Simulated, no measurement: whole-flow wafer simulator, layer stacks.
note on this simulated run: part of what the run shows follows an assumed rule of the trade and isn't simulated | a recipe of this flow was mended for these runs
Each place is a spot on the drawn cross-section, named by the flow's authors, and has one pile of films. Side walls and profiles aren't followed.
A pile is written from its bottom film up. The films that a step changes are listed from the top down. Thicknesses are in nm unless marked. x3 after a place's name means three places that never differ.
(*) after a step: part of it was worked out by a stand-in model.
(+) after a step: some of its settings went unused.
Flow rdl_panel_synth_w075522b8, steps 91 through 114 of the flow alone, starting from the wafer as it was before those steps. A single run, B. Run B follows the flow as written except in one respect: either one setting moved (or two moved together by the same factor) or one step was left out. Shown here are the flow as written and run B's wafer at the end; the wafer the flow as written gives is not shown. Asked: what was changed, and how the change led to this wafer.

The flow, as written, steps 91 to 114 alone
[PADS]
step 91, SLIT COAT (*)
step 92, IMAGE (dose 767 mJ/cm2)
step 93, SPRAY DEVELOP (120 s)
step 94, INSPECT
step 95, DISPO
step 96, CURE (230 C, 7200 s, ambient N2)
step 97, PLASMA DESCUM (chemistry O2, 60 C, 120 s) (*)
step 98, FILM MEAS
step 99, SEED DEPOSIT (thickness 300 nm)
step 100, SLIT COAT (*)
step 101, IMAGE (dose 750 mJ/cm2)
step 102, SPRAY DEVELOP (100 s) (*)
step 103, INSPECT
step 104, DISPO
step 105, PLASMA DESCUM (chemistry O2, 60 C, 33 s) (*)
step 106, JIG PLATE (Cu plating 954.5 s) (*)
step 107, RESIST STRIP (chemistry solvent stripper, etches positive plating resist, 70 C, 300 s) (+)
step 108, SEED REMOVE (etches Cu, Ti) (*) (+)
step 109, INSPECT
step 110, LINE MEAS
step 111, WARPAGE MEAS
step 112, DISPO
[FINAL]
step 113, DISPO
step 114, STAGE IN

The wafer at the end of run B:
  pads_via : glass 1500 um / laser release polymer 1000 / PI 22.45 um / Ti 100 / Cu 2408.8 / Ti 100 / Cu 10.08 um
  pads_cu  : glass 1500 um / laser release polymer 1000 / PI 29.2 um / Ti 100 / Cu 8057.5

The reason: step 106, JIG PLATE: Cu plating 1107 s was run, while the flow as written has Cu plating 954.5 s.

How this came from the change, step by step:
  step 106, JIG PLATE (Cu plating 954.5 s) (*)
      pads_via: +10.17 um Cu (it would be, as written: +8307.4 Cu)
      pads_cu, pads_land: +8147.5 Cu (it would be, as written: +7023.8 Cu)
